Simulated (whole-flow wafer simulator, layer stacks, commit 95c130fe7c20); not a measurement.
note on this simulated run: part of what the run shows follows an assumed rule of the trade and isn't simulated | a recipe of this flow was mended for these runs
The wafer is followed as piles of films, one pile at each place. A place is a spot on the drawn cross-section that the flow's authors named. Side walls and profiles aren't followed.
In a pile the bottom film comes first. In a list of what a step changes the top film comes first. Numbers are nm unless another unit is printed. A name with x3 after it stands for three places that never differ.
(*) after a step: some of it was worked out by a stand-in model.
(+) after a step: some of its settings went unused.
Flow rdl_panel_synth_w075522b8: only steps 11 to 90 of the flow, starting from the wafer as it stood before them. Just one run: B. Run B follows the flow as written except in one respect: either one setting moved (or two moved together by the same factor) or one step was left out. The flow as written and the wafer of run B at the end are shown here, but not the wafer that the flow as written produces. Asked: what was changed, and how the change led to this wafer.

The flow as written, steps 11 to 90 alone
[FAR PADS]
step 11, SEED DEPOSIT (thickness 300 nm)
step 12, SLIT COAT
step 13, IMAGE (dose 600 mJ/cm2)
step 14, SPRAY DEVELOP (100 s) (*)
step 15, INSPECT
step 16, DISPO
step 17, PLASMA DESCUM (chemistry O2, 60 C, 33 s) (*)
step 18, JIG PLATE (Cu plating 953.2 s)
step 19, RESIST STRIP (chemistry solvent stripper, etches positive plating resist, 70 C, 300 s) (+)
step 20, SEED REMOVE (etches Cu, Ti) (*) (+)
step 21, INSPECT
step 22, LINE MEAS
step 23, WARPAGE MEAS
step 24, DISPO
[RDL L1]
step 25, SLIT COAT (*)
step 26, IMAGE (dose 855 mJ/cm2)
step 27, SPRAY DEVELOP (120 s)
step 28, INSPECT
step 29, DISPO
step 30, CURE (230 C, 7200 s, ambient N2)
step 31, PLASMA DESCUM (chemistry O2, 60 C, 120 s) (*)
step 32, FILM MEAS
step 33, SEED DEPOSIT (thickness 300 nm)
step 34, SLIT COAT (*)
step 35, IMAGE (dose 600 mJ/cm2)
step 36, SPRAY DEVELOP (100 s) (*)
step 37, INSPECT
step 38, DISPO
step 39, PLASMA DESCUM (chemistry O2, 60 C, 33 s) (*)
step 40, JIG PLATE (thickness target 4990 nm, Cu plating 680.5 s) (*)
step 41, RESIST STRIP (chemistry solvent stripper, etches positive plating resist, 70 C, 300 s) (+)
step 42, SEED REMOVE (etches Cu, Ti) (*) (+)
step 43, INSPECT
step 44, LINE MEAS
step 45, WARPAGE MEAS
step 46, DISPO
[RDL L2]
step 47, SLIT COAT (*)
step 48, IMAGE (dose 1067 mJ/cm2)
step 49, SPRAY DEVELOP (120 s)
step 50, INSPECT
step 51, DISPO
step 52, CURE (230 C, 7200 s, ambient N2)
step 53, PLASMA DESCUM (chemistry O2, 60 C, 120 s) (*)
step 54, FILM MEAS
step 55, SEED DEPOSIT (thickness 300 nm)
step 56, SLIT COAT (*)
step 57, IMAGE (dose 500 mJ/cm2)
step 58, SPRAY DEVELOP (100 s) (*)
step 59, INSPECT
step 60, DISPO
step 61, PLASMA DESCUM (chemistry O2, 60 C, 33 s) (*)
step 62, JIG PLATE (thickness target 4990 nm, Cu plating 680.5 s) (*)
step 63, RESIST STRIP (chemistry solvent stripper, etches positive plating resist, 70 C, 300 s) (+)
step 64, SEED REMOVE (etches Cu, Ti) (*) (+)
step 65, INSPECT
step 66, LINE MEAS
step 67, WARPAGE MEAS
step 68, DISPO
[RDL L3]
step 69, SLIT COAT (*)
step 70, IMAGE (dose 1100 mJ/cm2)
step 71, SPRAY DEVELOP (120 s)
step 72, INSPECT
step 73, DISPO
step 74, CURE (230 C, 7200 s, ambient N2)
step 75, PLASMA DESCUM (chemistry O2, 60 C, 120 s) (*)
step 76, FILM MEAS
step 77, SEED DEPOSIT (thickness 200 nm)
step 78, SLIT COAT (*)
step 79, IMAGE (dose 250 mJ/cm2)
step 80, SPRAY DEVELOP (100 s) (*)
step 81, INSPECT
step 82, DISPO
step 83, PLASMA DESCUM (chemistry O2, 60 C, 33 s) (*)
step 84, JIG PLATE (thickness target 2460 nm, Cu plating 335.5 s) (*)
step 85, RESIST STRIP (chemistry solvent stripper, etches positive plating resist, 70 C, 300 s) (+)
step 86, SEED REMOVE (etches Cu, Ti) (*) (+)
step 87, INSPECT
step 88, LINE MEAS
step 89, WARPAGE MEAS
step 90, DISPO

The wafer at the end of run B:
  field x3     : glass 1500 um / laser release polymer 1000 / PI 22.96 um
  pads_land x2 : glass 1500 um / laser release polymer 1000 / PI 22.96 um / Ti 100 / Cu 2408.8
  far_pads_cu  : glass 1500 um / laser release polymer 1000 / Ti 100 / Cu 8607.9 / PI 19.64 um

What caused this: step 18, JIG PLATE: Cu plating 1182 s was run, though the flow has Cu plating 953.2 s.

How this came from the change, step by step:
  step 18, JIG PLATE (Cu plating 953.2 s)
      far_pads_cu, rdl_l1_land, rdl_l1_via: Cu gains 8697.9 (it would be, as written: Cu gains 7014.2)
  step 25, SLIT COAT (*)
      field x3, rdl_l2_cu, rdl_l2_space and 10 more: PI gains 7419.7 (new film) (it would be, as written: PI gains 6915.1 (new film))
      far_pads_cu: PI gains 4303.2 (new film) (it would be, as written: PI gains 4450.5 (new film))
      (as well as at 2 more places)
  step 34, SLIT COAT (*)
      far_pads_cu: ILINE-POS-THICK-GRADE-A gains 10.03 um (new film) (it would be, as written: ILINE-POS-THICK-GRADE-A gains 10.3 um (new film))
      rdl_l1_cu: ILINE-POS-THICK-GRADE-A gains 12.51 um (new film) (it would be, as written: ILINE-POS-THICK-GRADE-A gains 12.38 um (new film))
      (as well as at 3 more places)
  step 36, SPRAY DEVELOP (100 s) (*)
      rdl_l1_cu: ILINE-POS-THICK-GRADE-A loses 12.51 um (all of it) (it would be, as written: ILINE-POS-THICK-GRADE-A loses 12.38 um (all of it))
      rdl_l1_land: ILINE-POS-THICK-GRADE-A loses 9385.3 (all of it) (it would be, as written: ILINE-POS-THICK-GRADE-A loses 9677 (all of it))
      (as well as at 1 more place)
  step 41, RESIST STRIP (chemistry solvent stripper, etches positive plating resist, 70 C, 300 s) (+)
      far_pads_cu: ILINE-POS-THICK-GRADE-A loses 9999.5 (all of it) (it would be, as written: ILINE-POS-THICK-GRADE-A loses 10.27 um (all of it))
      rdl_l1_space: ILINE-POS-THICK-GRADE-A loses 12.49 um (all of it) (it would be, as written: ILINE-POS-THICK-GRADE-A loses 12.36 um (all of it))
  step 47, SLIT COAT (*)
      rdl_l1_space: PI gains 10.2 um (it would be, as written: PI gains 9924.5)
      far_pads_cu: PI gains 7535.6 (it would be, as written: PI gains 7707.8)
      (as well as at 3 more places)
  step 56, SLIT COAT (*)
      rdl_l1_cu: ILINE-POS-THICK-GRADE-A gains 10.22 um (new film) (it would be, as written: ILINE-POS-THICK-GRADE-A gains 10.04 um (new film))
      rdl_l1_space: ILINE-POS-THICK-GRADE-A gains 11.19 um (new film) (it would be, as written: ILINE-POS-THICK-GRADE-A gains 11.02 um (new film))
  step 63, RESIST STRIP (chemistry solvent stripper, etches positive plating resist, 70 C, 300 s) (+)
      rdl_l1_cu: ILINE-POS-THICK-GRADE-A loses 10.19 um (all of it) (it would be, as written: ILINE-POS-THICK-GRADE-A loses 10.01 um (all of it))
      rdl_l1_space: ILINE-POS-THICK-GRADE-A loses 11.16 um (all of it) (it would be, as written: ILINE-POS-THICK-GRADE-A loses 10.99 um (all of it))
